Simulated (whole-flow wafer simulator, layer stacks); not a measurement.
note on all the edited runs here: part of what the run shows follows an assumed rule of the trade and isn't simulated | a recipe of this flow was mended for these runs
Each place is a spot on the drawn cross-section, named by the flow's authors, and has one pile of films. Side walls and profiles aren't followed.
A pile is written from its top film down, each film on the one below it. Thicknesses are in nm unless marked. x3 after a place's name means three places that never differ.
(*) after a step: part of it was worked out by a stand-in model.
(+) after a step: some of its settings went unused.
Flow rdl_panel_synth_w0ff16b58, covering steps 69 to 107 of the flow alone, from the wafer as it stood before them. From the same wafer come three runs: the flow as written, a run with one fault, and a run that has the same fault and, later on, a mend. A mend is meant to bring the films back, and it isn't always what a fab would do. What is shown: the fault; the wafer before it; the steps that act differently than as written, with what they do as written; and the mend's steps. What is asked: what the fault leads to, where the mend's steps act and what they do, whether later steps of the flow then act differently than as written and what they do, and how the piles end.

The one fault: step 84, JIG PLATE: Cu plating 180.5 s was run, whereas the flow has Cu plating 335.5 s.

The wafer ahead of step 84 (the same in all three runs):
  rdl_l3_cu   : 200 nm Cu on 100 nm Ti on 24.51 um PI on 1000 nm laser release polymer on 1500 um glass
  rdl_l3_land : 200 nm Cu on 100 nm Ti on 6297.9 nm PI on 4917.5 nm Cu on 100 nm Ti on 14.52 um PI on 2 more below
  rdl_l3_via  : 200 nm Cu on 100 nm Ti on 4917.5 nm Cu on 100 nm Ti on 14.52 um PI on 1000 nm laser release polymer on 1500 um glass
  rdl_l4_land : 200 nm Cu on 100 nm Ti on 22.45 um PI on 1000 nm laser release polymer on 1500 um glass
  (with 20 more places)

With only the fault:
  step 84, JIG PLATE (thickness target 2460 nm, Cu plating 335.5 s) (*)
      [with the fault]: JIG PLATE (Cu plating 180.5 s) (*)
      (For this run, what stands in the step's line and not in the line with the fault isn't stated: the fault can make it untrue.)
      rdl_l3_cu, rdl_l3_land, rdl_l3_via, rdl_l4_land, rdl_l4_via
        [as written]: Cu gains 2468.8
        [with the fault]: Cu gains 1328.2
  Later steps of the flow acting differently than as written:
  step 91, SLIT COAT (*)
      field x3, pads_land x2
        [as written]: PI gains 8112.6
        [with the fault]: PI gains 7348.4
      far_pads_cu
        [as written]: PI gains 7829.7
        [with the fault]: PI gains 7073.4
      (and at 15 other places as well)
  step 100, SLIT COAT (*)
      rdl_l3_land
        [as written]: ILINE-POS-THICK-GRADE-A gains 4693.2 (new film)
        [with the fault]: ILINE-POS-THICK-GRADE-A gains 5017.1 (new film)
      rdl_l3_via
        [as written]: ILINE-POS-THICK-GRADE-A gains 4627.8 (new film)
        [with the fault]: ILINE-POS-THICK-GRADE-A gains 5075 (new film)
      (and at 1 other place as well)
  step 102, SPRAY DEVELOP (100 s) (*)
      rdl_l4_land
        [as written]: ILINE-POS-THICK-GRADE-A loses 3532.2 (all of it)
        [with the fault]: ILINE-POS-THICK-GRADE-A loses 3651.3 (all of it)
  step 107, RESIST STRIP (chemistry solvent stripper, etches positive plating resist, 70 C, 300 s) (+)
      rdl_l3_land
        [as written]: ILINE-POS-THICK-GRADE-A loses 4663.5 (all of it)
        [with the fault]: ILINE-POS-THICK-GRADE-A loses 4987.4 (all of it)
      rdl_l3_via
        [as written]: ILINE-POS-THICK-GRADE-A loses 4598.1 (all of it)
        [with the fault]: ILINE-POS-THICK-GRADE-A loses 5045.3 (all of it)
  The piles end different from the flow's at field x3, far_pads_cu, rdl_l1_cu and 19 more by more than 2% or 0.5 nm, whichever is larger.
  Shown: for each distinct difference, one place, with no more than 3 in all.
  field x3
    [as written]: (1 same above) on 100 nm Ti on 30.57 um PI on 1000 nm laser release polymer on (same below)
    [with the fault]: (1 same above) on 100 nm Ti on 29.8 um PI on 1000 nm laser release polymer on (same below)
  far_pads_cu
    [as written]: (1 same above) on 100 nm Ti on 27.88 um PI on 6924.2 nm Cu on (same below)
    [with the fault]: (1 same above) on 100 nm Ti on 27.12 um PI on 6924.2 nm Cu on (same below)
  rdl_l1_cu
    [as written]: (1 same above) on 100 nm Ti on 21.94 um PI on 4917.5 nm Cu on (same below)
    [with the fault]: (1 same above) on 100 nm Ti on 21.18 um PI on 4917.5 nm Cu on (same below)

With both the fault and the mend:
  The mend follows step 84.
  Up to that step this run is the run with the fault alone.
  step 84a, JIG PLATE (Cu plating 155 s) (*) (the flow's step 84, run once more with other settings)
      rdl_l3_cu, rdl_l3_land, rdl_l3_via, rdl_l4_land, rdl_l4_via
        Cu gains 1140.6
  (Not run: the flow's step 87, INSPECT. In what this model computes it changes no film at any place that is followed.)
  Every later step of the flow that is run acts as written at every place that is followed.
  By the end, the piles equal the flow's at every place that both follow.
